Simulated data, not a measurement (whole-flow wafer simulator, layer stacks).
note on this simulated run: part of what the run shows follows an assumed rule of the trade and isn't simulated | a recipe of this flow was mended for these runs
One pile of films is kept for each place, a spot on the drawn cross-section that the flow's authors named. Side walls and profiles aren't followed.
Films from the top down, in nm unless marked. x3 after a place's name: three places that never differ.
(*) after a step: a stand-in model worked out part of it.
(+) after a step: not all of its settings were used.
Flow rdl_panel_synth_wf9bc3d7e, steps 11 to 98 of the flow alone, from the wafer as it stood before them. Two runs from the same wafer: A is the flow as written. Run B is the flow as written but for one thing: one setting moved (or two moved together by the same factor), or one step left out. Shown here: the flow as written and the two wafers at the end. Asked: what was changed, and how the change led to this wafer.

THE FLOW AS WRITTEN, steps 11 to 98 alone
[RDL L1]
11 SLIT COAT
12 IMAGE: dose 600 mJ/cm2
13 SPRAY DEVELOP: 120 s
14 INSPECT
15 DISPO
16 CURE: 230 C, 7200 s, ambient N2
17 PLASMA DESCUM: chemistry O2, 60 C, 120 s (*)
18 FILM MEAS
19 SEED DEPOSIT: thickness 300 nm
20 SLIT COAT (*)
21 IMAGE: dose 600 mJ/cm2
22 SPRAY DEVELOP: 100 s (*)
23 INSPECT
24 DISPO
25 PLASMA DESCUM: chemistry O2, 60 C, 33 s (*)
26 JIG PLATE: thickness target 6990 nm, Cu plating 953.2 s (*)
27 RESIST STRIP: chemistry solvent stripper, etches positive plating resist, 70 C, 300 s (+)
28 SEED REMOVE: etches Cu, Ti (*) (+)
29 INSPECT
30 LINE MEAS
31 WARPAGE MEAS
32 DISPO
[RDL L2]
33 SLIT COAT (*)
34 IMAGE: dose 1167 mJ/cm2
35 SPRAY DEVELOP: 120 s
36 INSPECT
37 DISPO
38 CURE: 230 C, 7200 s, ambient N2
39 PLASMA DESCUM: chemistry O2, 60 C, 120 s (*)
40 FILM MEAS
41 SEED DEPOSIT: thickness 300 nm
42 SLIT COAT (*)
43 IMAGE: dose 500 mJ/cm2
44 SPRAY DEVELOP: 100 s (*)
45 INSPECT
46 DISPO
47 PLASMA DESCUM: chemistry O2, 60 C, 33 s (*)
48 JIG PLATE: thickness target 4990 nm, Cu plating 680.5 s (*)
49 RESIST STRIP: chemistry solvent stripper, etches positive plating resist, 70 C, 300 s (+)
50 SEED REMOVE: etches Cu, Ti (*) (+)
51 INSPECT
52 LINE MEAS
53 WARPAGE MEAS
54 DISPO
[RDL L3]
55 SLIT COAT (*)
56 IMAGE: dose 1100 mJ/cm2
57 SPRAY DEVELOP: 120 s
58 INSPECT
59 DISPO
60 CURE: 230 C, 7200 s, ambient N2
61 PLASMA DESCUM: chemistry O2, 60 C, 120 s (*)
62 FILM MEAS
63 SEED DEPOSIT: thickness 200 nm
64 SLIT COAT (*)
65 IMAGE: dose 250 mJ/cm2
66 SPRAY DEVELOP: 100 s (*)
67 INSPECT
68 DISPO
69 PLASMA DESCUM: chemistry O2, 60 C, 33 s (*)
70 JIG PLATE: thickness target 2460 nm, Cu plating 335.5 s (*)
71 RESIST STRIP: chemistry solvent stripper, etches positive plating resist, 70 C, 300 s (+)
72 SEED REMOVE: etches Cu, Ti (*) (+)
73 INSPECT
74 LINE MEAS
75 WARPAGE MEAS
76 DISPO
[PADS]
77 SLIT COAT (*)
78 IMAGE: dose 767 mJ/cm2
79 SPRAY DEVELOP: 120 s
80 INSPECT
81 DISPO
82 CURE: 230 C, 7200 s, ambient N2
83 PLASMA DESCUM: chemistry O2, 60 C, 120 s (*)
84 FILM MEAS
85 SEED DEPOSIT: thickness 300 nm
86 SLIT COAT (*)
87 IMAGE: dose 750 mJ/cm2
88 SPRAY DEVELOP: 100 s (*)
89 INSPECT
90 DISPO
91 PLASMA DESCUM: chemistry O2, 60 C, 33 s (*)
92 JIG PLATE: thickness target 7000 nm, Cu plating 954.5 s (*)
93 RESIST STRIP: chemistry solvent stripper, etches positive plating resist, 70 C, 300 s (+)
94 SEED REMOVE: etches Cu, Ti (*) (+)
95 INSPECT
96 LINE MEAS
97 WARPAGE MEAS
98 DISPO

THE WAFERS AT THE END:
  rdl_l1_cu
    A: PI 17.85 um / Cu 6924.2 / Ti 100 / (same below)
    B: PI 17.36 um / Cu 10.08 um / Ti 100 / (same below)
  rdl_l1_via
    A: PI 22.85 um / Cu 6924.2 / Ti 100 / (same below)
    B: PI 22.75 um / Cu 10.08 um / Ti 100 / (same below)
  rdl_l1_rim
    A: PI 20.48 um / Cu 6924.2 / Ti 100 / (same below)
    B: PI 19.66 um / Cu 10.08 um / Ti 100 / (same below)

The cause: step 26, JIG PLATE: Cu plating 1382 s was run, where the flow has Cu plating 953.2 s.

How the change led to this, step by step:
  26 JIG PLATE: thickness target 6990 nm, Cu plating 953.2 s (*)
      rdl_l1_cu, rdl_l1_via, rdl_l1_rim, rdl_l2_land, rdl_l2_via: A Cu +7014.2 | B Cu +10.17 um
  33 SLIT COAT (*)
      rdl_l2_cu, rdl_l2_space: A PI +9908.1 | B PI +11.56 um
      field, rdl_l3_cu, rdl_l3_space and 7 more: A PI +8062.5 | B PI +8815.5
      (and at 5 more places)
  42 SLIT COAT (*)
      rdl_l1_via: A ILINE-POS-THICK-GRADE-A +10.08 um (new film) | B ILINE-POS-THICK-GRADE-A +9661.3 (new film)
      rdl_l2_cu, rdl_l2_space: A ILINE-POS-THICK-GRADE-A +10.13 um (new film) | B ILINE-POS-THICK-GRADE-A +10.47 um (new film)
      (and at 4 more places)
  44 SPRAY DEVELOP: 100 s (*)
      rdl_l2_cu: A ILINE-POS-THICK-GRADE-A -10.13 um (all of it) | B ILINE-POS-THICK-GRADE-A -10.47 um (all of it)
      rdl_l2_land: A ILINE-POS-THICK-GRADE-A -7139.5 (all of it) | B ILINE-POS-THICK-GRADE-A -6744.9 (all of it)
      (and at 1 more place)
  49 RESIST STRIP: chemistry solvent stripper, etches positive plating resist, 70 C, 300 s (+)
      rdl_l1_via: A ILINE-POS-THICK-GRADE-A -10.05 um (all of it) | B ILINE-POS-THICK-GRADE-A -9631.6 (all of it)
      rdl_l1_space: A ILINE-POS-THICK-GRADE-A -10.49 um (all of it) | B ILINE-POS-THICK-GRADE-A -10.87 um (all of it)
      (and at 2 more places)
  55 SLIT COAT (*)
      rdl_l1_space: A PI +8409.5 | B PI +8734.8
      rdl_l1_via: A PI +8010.4 | B PI +7657.1
      (and at 5 more places)
  64 SLIT COAT (*)
      rdl_l1_space: A ILINE-POS-THICK-GRADE-A +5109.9 (new film) | B ILINE-POS-THICK-GRADE-A +5254.1 (new film)
      rdl_l1_via: A ILINE-POS-THICK-GRADE-A +4989.6 (new film) | B ILINE-POS-THICK-GRADE-A +4774.3 (new film)
      (and at 4 more places)
  71 RESIST STRIP: chemistry solvent stripper, etches positive plating resist, 70 C, 300 s (+)
      rdl_l1_space: A ILINE-POS-THICK-GRADE-A -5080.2 (all of it) | B ILINE-POS-THICK-GRADE-A -5224.4 (all of it)
      rdl_l1_via: A ILINE-POS-THICK-GRADE-A -4959.9 (all of it) | B ILINE-POS-THICK-GRADE-A -4744.6 (all of it)
      (and at 4 more places)
  77 SLIT COAT (*)
      rdl_l1_via: A PI +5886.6 | B PI +5697.9
      rdl_l2_cu: A PI +6131.9 | B PI +6295.7
      (and at 3 more places)
  86 SLIT COAT (*)
      rdl_l1_cu: A ILINE-POS-THICK-GRADE-A +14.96 um (new film) | B ILINE-POS-THICK-GRADE-A +15.03 um (new film)
      rdl_l1_space: A ILINE-POS-THICK-GRADE-A +15.05 um (new film) | B ILINE-POS-THICK-GRADE-A +15.13 um (new film)
      (and at 6 more places)
  93 RESIST STRIP: chemistry solvent stripper, etches positive plating resist, 70 C, 300 s (+)
      rdl_l1_cu: A ILINE-POS-THICK-GRADE-A -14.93 um (all of it) | B ILINE-POS-THICK-GRADE-A -15 um (all of it)
      rdl_l1_space: A ILINE-POS-THICK-GRADE-A -15.02 um (all of it) | B ILINE-POS-THICK-GRADE-A -15.1 um (all of it)
      (and at 6 more places)
